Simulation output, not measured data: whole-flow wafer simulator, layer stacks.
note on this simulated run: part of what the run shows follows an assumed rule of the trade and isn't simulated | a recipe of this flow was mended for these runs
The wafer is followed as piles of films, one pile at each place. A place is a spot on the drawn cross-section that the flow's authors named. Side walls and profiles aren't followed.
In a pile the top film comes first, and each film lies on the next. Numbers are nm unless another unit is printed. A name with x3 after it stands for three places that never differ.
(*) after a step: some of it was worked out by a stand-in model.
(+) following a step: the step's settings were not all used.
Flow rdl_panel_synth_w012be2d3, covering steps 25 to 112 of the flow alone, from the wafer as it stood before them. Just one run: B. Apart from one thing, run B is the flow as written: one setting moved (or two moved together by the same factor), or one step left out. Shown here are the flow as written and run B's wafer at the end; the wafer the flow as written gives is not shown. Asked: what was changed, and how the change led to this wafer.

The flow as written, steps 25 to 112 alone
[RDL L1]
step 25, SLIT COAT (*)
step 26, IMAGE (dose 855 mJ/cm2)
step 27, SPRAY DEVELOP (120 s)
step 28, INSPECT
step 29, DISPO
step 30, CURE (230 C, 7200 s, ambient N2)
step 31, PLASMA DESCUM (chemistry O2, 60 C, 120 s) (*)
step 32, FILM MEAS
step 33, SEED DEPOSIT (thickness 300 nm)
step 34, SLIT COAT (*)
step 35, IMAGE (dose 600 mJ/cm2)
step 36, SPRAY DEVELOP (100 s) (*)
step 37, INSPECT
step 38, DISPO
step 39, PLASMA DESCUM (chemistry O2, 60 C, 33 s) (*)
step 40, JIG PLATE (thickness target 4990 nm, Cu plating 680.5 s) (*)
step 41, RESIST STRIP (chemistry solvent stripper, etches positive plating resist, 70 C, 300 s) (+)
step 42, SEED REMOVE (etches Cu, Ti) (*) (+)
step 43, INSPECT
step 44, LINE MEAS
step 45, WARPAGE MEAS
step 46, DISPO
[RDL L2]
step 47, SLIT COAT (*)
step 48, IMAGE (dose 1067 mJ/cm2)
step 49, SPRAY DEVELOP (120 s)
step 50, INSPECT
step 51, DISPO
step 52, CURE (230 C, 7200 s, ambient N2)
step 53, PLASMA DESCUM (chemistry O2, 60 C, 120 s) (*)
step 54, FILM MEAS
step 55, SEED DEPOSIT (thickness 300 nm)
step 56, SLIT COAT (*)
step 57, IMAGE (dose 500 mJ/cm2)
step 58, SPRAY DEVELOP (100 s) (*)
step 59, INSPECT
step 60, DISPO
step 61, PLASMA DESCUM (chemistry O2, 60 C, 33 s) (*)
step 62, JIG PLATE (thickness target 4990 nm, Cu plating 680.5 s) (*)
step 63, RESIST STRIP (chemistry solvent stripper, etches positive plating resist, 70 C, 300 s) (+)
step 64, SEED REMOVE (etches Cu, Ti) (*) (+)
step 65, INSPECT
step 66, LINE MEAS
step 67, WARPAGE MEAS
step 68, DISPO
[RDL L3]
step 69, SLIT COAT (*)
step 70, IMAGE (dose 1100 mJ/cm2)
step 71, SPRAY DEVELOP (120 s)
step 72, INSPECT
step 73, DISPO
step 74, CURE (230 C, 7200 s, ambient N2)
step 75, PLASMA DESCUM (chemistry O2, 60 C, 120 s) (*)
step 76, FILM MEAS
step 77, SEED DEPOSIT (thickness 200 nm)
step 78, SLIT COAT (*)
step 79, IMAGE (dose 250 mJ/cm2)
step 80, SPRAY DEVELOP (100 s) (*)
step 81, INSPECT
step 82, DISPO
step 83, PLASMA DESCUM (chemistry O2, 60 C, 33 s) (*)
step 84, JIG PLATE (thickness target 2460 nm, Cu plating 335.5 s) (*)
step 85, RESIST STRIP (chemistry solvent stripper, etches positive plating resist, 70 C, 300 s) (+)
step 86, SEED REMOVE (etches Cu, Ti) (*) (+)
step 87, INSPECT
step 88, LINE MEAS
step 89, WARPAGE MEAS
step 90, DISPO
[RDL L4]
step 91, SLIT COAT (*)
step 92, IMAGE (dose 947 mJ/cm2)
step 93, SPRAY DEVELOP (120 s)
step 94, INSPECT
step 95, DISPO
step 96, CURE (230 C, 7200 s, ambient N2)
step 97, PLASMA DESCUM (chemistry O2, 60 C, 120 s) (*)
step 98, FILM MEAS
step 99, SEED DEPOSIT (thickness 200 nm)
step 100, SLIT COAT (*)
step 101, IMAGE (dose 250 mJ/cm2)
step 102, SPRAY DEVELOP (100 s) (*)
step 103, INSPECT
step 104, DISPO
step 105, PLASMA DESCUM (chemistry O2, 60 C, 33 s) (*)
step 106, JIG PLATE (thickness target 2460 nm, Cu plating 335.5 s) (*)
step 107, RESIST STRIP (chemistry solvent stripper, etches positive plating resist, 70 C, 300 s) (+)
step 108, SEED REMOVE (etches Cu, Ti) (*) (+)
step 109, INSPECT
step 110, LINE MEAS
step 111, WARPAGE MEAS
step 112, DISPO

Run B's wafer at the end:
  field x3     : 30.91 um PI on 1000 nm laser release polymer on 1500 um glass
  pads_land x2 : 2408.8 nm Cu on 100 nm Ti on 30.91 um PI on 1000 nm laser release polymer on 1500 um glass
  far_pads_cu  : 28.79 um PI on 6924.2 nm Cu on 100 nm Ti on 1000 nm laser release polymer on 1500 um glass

Cause: step 40, JIG PLATE: Cu plating 884.6 s was run, though the flow has Cu plating 680.5 s.

The path from the change to this, step by step:
  step 40, JIG PLATE (thickness target 4990 nm, Cu plating 680.5 s) (*)
      rdl_l1_cu, rdl_l1_land, rdl_l1_via, rdl_l1_rim, rdl_l2_land, rdl_l2_via: +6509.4 Cu (it would be, as written: +5007.5 Cu)
  step 47, SLIT COAT (*)
      rdl_l1_space: +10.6 um PI (it would be, as written: +9924.5 PI)
      field x3, rdl_l3_cu, rdl_l3_space and 9 more: +7945.2 PI (it would be, as written: +7600.9 PI)
      (and at 6 other places as well)
  step 56, SLIT COAT (*)
      rdl_l2_cu, rdl_l2_space: +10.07 um ILINE-POS-THICK-GRADE-A (new film) (it would be, as written: +9884.2 ILINE-POS-THICK-GRADE-A (new film))
      far_pads_cu: +10.1 um ILINE-POS-THICK-GRADE-A (new film) (it would be, as written: +9933.1 ILINE-POS-THICK-GRADE-A (new film))
      (and at 6 other places as well)
  step 58, SPRAY DEVELOP (100 s) (*)
      rdl_l2_cu: -10.07 um ILINE-POS-THICK-GRADE-A (all of it) (it would be, as written: -9884.2 ILINE-POS-THICK-GRADE-A (all of it))
      rdl_l2_land: -7207.2 ILINE-POS-THICK-GRADE-A (all of it) (it would be, as written: -7416.3 ILINE-POS-THICK-GRADE-A (all of it))
      (and at 1 other place as well)
  step 63, RESIST STRIP (chemistry solvent stripper, etches positive plating resist, 70 C, 300 s) (+)
      far_pads_cu: -10.07 um ILINE-POS-THICK-GRADE-A (all of it) (it would be, as written: -9903.4 ILINE-POS-THICK-GRADE-A (all of it))
      rdl_l1_cu: -9854.7 ILINE-POS-THICK-GRADE-A (all of it) (it would be, as written: -10.01 um ILINE-POS-THICK-GRADE-A (all of it))
      (and at 4 other places as well)
  step 69, SLIT COAT (*)
      rdl_l1_land: +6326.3 PI (it would be, as written: +6541.5 PI)
      rdl_l1_via: +7369.5 PI (it would be, as written: +7624.2 PI)
      (and at 4 other places as well)
  step 78, SLIT COAT (*)
      rdl_l1_land: +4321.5 ILINE-POS-THICK-GRADE-A (new film) (it would be, as written: +4415.5 ILINE-POS-THICK-GRADE-A (new film))
      rdl_l1_via: +4447 ILINE-POS-THICK-GRADE-A (new film) (it would be, as written: +4607.1 ILINE-POS-THICK-GRADE-A (new film))
      (and at 1 other place as well)
  step 85, RESIST STRIP (chemistry solvent stripper, etches positive plating resist, 70 C, 300 s) (+)
      rdl_l1_land: -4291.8 ILINE-POS-THICK-GRADE-A (all of it) (it would be, as written: -4385.8 ILINE-POS-THICK-GRADE-A (all of it))
      rdl_l1_via: -4417.3 ILINE-POS-THICK-GRADE-A (all of it) (it would be, as written: -4577.4 ILINE-POS-THICK-GRADE-A (all of it))
      (and at 1 other place as well)
  step 91, SLIT COAT (*)
      rdl_l1_via: +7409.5 PI (it would be, as written: +7590 PI)
